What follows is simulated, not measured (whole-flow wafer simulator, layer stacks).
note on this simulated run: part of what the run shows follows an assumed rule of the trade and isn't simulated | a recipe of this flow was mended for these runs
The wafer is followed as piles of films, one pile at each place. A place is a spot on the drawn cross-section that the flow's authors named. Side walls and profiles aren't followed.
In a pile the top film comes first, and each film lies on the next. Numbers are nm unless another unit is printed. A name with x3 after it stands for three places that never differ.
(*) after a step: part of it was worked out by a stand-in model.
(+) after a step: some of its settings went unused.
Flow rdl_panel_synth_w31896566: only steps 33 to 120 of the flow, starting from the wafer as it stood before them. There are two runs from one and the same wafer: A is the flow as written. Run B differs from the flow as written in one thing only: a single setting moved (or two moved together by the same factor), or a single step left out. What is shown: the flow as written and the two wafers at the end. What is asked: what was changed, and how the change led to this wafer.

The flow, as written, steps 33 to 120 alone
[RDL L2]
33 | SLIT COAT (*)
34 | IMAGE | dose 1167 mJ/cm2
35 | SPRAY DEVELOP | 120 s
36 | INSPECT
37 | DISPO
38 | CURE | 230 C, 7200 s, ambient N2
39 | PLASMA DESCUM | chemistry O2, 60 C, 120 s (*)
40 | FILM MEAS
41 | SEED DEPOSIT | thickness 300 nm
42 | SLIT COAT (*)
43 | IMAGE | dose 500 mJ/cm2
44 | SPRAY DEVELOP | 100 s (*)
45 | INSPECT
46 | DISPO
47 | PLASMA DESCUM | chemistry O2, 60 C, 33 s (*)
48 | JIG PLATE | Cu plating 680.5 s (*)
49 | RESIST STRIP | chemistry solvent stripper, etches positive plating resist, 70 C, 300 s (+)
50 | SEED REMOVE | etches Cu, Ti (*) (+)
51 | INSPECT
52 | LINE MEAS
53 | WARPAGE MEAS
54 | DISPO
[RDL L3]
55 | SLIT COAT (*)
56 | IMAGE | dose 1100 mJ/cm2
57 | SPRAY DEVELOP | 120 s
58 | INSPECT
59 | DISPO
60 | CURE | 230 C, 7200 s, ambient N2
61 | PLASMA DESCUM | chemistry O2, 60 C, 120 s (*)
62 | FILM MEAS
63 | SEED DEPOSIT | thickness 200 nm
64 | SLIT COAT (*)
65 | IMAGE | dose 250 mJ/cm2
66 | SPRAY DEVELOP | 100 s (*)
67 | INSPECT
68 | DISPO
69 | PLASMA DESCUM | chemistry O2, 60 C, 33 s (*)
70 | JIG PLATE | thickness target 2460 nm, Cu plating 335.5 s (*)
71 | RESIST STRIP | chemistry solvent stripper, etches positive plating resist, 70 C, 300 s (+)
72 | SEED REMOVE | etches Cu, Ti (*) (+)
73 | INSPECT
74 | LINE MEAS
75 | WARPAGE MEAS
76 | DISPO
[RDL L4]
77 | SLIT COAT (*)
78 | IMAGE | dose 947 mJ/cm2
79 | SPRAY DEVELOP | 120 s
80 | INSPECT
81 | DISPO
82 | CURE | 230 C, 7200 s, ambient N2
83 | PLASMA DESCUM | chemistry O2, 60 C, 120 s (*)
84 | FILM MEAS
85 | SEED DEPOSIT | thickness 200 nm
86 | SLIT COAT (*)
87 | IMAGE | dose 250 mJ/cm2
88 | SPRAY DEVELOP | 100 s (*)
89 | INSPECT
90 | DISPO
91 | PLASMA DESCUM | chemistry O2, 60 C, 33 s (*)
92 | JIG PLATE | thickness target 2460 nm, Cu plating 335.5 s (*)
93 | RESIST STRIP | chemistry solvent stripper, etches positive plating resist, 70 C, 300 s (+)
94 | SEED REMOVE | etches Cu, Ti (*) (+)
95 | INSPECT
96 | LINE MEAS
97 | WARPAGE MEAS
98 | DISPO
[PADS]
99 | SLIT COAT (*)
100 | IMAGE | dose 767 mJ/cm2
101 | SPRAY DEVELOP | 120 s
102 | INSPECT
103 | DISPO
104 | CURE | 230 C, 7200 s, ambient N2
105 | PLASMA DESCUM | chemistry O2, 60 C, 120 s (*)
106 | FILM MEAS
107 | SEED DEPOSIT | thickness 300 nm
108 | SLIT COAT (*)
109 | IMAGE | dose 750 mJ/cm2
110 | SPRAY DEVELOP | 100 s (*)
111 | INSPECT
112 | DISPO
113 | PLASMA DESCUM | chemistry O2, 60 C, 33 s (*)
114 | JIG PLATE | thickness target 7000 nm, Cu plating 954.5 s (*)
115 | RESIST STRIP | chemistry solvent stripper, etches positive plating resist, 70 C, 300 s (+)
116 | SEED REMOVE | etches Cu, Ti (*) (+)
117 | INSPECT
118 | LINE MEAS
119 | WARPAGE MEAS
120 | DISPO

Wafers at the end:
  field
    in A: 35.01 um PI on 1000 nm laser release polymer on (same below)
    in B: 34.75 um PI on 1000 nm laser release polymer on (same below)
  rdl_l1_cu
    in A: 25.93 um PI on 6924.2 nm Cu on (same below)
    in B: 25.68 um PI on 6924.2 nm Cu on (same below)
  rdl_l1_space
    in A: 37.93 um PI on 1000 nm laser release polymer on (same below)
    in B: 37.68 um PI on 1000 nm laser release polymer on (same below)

The reason: step 48, JIG PLATE: Cu plating 571.6 s was run, while the flow as written has Cu plating 680.5 s.

How this came from the change, step by step:
  48 | JIG PLATE | Cu plating 680.5 s (*)
      rdl_l2_cu, rdl_l2_land, rdl_l2_via, rdl_l2_rim, rdl_l3_land, rdl_l3_via: A +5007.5 Cu | B +4206.2 Cu
  55 | SLIT COAT (*)
      rdl_l2_space: A +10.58 um PI | B +9923.2 PI
      field, rdl_l4_cu, rdl_l4_space and 6 more: A +7936.4 PI | B +7685.3 PI
      (and at 8 other places as well)
  64 | SLIT COAT (*)
      rdl_l1_rim: A +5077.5 ILINE-POS-THICK-GRADE-A (new film) | B +4955.3 ILINE-POS-THICK-GRADE-A (new film)
      rdl_l2_via: A +4385.9 ILINE-POS-THICK-GRADE-A (new film) | B +4617 ILINE-POS-THICK-GRADE-A (new film)
  71 | RESIST STRIP | chemistry solvent stripper, etches positive plating resist, 70 C, 300 s (+)
      rdl_l1_rim: A -5047.8 ILINE-POS-THICK-GRADE-A (all of it) | B -4925.6 ILINE-POS-THICK-GRADE-A (all of it)
      rdl_l2_via: A -4356.2 ILINE-POS-THICK-GRADE-A (all of it) | B -4587.3 ILINE-POS-THICK-GRADE-A (all of it)
  77 | SLIT COAT (*)
      rdl_l2_via: A +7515 PI | B +7753.4 PI
      rdl_l3_via: A +11.89 um PI (new film) | B +12 um PI (new film)
  108 | SLIT COAT (*)
      rdl_l2_cu: A +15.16 um ILINE-POS-THICK-GRADE-A (new film) | B +15.13 um ILINE-POS-THICK-GRADE-A (new film)
      rdl_l2_space: A +15.16 um ILINE-POS-THICK-GRADE-A (new film) | B +15.12 um ILINE-POS-THICK-GRADE-A (new film)
      (and at 7 other places as well)
  115 | RESIST STRIP | chemistry solvent stripper, etches positive plating resist, 70 C, 300 s (+)
      rdl_l2_cu, rdl_l2_space: A -15.13 um ILINE-POS-THICK-GRADE-A (all of it) | B -15.1 um ILINE-POS-THICK-GRADE-A (all of it)
      rdl_l1_rim: A -14.95 um ILINE-POS-THICK-GRADE-A (all of it) | B -14.94 um ILINE-POS-THICK-GRADE-A (all of it)
      (and at 6 other places as well)
